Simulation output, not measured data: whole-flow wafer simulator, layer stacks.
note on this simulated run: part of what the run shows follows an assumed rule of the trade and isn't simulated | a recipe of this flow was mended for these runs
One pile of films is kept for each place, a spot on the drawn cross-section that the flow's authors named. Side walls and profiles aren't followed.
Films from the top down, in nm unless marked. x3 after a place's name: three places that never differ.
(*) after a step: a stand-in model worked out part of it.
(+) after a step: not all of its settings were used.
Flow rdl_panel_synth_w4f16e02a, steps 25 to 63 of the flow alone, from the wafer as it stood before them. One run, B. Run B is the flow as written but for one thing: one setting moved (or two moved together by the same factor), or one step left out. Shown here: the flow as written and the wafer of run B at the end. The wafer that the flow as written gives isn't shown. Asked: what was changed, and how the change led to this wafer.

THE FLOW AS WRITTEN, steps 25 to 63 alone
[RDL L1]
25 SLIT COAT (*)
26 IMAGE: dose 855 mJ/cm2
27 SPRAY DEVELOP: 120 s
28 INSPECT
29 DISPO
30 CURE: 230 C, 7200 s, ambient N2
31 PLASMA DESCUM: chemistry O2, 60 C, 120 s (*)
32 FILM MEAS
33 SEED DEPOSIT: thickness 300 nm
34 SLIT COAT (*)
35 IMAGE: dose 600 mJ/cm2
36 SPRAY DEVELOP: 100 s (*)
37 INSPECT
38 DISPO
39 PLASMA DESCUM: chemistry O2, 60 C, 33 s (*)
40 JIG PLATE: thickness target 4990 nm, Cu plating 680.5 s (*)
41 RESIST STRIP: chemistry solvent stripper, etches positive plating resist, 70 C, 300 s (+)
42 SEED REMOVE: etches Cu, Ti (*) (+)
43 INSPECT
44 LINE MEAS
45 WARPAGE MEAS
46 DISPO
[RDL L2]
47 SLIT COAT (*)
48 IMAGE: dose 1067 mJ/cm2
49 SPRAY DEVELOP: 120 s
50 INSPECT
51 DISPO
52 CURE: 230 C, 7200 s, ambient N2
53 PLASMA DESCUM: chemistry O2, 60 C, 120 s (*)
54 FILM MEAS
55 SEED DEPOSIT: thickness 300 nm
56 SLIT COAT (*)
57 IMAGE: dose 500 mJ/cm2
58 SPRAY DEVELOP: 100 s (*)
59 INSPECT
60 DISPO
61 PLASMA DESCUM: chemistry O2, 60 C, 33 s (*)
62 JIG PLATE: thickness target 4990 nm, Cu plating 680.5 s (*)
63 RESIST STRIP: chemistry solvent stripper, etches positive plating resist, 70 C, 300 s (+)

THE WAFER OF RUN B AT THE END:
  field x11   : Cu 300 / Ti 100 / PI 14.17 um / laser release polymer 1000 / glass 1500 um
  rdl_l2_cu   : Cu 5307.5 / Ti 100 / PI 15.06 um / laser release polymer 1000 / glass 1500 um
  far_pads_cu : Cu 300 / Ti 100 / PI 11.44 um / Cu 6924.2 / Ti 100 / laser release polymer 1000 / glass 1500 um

The cause: step 40, JIG PLATE: Cu plating 472.3 s was run, where the flow has Cu plating 680.5 s.

How the change led to this, step by step:
  40 JIG PLATE: thickness target 4990 nm, Cu plating 680.5 s (*)
      rdl_l1_cu, rdl_l1_land, rdl_l1_via, rdl_l1_rim, rdl_l2_land, rdl_l2_via: Cu +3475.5 (as written it would be: Cu +5007.5)
  47 SLIT COAT (*)
      field x11, rdl_l2_rim x3: PI +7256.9 (as written it would be: PI +7600.9)
      rdl_l2_cu, rdl_l2_space: PI +8149.4 (as written it would be: PI +8899.9)
      (and at 5 more places)
  56 SLIT COAT (*)
      rdl_l2_cu, rdl_l2_space: ILINE-POS-THICK-GRADE-A +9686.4 (new film) (as written it would be: ILINE-POS-THICK-GRADE-A +9884.2 (new film))
      rdl_l1_cu: ILINE-POS-THICK-GRADE-A +10.17 um (new film) (as written it would be: ILINE-POS-THICK-GRADE-A +10.04 um (new film))
      (and at 5 more places)
  58 SPRAY DEVELOP: 100 s (*)
      rdl_l2_cu: ILINE-POS-THICK-GRADE-A -9686.4 (all of it) (as written it would be: ILINE-POS-THICK-GRADE-A -9884.2 (all of it))
      rdl_l2_land: ILINE-POS-THICK-GRADE-A -7641.6 (all of it) (as written it would be: ILINE-POS-THICK-GRADE-A -7416.3 (all of it))
      (and at 1 more place)
  63 RESIST STRIP: chemistry solvent stripper, etches positive plating resist, 70 C, 300 s (+)
      rdl_l1_cu: ILINE-POS-THICK-GRADE-A -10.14 um (all of it) (as written it would be: ILINE-POS-THICK-GRADE-A -10.01 um (all of it))
      rdl_l1_space: ILINE-POS-THICK-GRADE-A -10.85 um (all of it) (as written it would be: ILINE-POS-THICK-GRADE-A -10.99 um (all of it))
      (and at 3 more places)
